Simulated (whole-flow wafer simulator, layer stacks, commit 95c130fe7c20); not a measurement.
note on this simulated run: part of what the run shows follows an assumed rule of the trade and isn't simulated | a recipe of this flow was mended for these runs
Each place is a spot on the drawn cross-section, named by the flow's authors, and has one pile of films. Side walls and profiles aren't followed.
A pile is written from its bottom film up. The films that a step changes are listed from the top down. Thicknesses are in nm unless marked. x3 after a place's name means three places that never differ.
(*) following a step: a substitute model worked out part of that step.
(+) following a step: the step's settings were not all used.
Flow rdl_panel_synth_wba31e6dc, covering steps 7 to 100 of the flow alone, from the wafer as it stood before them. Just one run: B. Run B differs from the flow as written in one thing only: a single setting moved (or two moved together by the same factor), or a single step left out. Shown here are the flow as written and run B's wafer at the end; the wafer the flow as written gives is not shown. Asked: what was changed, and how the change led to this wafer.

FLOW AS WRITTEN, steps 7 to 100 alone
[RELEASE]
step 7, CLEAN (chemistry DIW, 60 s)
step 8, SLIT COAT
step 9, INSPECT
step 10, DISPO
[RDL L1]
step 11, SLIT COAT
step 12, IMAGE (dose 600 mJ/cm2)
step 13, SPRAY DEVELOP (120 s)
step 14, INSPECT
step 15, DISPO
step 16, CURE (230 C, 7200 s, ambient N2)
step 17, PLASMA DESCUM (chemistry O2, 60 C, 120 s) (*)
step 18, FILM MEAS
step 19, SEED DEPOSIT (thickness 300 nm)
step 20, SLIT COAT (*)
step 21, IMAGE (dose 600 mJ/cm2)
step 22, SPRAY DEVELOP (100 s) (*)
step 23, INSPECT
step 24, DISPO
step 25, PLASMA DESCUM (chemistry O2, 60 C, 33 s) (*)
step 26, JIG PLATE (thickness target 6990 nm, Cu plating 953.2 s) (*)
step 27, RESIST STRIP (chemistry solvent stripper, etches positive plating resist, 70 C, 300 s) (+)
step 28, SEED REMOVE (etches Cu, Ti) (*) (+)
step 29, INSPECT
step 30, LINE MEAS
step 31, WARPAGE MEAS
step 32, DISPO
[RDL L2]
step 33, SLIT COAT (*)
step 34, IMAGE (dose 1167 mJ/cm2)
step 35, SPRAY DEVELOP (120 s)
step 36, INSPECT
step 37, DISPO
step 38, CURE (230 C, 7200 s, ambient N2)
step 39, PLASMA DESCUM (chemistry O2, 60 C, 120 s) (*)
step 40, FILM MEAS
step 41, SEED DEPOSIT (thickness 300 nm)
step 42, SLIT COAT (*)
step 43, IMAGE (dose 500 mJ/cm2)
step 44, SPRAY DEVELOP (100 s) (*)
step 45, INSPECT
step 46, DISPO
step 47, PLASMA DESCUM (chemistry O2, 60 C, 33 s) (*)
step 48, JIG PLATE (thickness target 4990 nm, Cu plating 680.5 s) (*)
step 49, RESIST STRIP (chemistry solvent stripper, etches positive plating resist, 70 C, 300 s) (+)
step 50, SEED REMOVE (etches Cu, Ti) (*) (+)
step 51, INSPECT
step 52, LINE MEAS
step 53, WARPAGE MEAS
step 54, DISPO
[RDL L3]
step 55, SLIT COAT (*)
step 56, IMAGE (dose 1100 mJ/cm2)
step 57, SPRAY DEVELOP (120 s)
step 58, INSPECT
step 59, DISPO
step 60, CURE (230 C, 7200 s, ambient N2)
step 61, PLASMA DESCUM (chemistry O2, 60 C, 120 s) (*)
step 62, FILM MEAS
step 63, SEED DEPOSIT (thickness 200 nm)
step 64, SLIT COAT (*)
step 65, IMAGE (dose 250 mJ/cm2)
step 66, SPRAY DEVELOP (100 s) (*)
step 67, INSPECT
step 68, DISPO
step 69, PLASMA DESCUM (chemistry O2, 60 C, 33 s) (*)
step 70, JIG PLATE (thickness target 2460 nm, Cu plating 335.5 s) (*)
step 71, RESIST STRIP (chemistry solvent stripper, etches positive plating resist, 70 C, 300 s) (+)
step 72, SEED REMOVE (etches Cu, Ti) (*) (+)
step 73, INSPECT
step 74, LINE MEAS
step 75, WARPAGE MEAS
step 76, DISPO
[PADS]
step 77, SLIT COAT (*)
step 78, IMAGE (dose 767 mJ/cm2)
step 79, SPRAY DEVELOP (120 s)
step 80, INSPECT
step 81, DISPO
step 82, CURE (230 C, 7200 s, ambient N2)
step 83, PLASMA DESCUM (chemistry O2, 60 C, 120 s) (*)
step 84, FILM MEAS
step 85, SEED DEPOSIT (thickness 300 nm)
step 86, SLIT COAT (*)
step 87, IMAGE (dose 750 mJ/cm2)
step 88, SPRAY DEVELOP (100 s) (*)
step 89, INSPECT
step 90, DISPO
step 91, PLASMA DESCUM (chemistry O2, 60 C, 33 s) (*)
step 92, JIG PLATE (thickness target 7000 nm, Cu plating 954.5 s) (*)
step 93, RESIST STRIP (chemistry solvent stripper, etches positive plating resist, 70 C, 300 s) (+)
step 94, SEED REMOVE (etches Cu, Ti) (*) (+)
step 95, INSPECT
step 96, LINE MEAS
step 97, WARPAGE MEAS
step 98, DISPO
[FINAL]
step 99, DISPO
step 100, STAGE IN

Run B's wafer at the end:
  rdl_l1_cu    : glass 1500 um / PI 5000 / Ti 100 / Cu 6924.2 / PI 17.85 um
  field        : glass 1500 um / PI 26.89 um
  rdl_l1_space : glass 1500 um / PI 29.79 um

The reason: step 8, SLIT COAT, was skipped.

Step by step, how the change led to this:
  (no step that both runs have acts differently)
